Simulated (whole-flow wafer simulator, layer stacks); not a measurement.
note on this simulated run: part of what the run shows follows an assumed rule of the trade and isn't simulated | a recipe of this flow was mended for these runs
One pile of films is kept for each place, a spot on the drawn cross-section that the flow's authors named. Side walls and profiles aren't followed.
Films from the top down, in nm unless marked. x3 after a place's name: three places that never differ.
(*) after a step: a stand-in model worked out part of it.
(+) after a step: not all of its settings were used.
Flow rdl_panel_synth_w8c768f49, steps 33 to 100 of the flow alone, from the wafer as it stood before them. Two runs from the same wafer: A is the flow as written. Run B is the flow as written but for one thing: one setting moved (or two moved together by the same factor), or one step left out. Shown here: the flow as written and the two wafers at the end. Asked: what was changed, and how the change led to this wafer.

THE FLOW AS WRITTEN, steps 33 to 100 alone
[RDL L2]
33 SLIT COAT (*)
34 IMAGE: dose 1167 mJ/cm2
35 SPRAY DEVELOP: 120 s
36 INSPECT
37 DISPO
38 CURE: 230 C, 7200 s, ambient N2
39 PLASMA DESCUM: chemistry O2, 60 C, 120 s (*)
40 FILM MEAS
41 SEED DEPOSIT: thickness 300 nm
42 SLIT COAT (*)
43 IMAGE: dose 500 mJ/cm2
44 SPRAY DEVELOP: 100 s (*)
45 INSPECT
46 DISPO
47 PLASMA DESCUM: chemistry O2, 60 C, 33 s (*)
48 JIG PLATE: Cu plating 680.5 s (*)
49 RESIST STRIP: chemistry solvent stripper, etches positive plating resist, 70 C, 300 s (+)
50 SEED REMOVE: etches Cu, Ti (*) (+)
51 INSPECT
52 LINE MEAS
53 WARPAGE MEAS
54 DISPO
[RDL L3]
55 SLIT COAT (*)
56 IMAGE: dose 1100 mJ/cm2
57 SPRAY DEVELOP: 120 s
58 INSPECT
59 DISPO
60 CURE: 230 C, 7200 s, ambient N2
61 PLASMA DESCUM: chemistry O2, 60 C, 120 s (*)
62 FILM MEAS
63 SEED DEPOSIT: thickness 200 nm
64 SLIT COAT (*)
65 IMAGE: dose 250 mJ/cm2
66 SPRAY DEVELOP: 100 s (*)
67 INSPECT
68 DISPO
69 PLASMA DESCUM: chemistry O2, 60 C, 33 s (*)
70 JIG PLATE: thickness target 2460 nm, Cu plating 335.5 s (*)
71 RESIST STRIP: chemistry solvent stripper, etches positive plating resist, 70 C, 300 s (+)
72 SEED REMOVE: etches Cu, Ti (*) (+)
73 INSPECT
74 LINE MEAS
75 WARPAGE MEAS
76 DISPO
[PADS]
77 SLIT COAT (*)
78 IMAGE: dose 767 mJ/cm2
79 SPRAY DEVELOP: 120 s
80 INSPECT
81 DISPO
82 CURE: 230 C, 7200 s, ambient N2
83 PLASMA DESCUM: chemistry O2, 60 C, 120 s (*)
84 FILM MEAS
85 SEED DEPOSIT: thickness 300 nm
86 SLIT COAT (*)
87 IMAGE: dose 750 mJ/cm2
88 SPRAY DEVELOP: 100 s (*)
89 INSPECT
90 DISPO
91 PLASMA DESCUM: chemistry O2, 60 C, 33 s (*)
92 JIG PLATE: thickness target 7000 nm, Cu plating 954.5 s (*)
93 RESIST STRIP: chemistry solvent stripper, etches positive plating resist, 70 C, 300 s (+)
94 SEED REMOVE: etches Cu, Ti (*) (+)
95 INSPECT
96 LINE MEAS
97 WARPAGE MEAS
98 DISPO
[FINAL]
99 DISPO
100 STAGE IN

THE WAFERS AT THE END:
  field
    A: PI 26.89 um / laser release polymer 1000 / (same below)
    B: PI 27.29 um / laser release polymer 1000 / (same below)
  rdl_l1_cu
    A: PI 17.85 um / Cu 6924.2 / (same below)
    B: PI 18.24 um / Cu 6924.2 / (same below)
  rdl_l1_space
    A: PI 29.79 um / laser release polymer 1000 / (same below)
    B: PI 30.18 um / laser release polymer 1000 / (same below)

The cause: step 48, JIG PLATE: Cu plating 843.8 s was run, where the flow has Cu plating 680.5 s.

How the change led to this, step by step:
  48 JIG PLATE: Cu plating 680.5 s (*)
      rdl_l2_cu, rdl_l2_land, rdl_l2_via, rdl_l2_rim, rdl_l3_land, rdl_l3_via: A Cu +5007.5 | B Cu +6209.2
  55 SLIT COAT (*)
      rdl_l3_cu, rdl_l3_space: A PI +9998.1 | B PI +10.95 um
      rdl_l1_rim: A PI +9173.5 | B PI +10.08 um
      (and at 12 more places)
  64 SLIT COAT (*)
      rdl_l2_via: A ILINE-POS-THICK-GRADE-A +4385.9 (new film) | B ILINE-POS-THICK-GRADE-A +4244.5 (new film)
      rdl_l3_land: A ILINE-POS-THICK-GRADE-A +2880.1 (new film) | B ILINE-POS-THICK-GRADE-A +2817.5 (new film)
  66 SPRAY DEVELOP: 100 s (*)
      rdl_l3_land: A ILINE-POS-THICK-GRADE-A -2880.1 (all of it) | B ILINE-POS-THICK-GRADE-A -2817.5 (all of it)
  71 RESIST STRIP: chemistry solvent stripper, etches positive plating resist, 70 C, 300 s (+)
      rdl_l2_via: A ILINE-POS-THICK-GRADE-A -4356.2 (all of it) | B ILINE-POS-THICK-GRADE-A -4214.8 (all of it)
  77 SLIT COAT (*)
      rdl_l2_via: A PI +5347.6 | B PI +5214.7
      rdl_l3_via: A PI +10.46 um (new film) | B PI +10.36 um (new film)
  86 SLIT COAT (*)
      rdl_l1_cu: A ILINE-POS-THICK-GRADE-A +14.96 um (new film) | B ILINE-POS-THICK-GRADE-A +14.97 um (new film)
      rdl_l1_space: A ILINE-POS-THICK-GRADE-A +15.05 um (new film) | B ILINE-POS-THICK-GRADE-A +15.04 um (new film)
      (and at 9 more places)
  93 RESIST STRIP: chemistry solvent stripper, etches positive plating resist, 70 C, 300 s (+)
      rdl_l1_cu: A ILINE-POS-THICK-GRADE-A -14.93 um (all of it) | B ILINE-POS-THICK-GRADE-A -14.94 um (all of it)
      rdl_l1_space: A ILINE-POS-THICK-GRADE-A -15.02 um (all of it) | B ILINE-POS-THICK-GRADE-A -15.01 um (all of it)
      (and at 9 more places)
